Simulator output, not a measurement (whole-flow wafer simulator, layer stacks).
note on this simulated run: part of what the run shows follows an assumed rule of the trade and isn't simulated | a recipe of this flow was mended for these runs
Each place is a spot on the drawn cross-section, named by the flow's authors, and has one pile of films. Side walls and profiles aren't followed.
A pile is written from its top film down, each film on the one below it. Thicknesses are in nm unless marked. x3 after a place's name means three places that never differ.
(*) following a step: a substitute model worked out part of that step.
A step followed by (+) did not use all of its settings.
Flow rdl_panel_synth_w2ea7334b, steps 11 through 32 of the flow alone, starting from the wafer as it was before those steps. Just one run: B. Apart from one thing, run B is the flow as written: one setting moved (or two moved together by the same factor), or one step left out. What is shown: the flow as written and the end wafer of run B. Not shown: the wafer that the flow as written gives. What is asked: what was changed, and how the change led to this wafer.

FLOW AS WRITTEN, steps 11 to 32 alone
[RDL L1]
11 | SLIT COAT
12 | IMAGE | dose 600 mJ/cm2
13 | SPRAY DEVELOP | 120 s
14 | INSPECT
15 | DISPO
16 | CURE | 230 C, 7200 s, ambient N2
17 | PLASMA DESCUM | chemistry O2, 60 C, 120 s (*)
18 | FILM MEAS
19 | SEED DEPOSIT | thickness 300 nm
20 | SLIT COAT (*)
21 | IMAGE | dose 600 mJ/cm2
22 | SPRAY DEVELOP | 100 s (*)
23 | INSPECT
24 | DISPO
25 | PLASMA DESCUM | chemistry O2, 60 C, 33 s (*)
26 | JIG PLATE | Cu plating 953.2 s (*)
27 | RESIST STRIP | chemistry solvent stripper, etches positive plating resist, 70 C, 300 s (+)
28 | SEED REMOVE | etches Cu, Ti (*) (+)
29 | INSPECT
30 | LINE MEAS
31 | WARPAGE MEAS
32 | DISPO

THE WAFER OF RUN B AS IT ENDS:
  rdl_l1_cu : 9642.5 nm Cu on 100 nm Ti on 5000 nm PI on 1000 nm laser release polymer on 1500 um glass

The reason: step 26, JIG PLATE: Cu plating 1323 s was run, whereas the flow has Cu plating 953.2 s.

The path from the change to this, step by step:
  26 | JIG PLATE | Cu plating 953.2 s (*)
      rdl_l1_cu, rdl_l1_via, rdl_l1_rim x3: Cu gains 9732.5 (it would be, as written: Cu gains 7014.2)
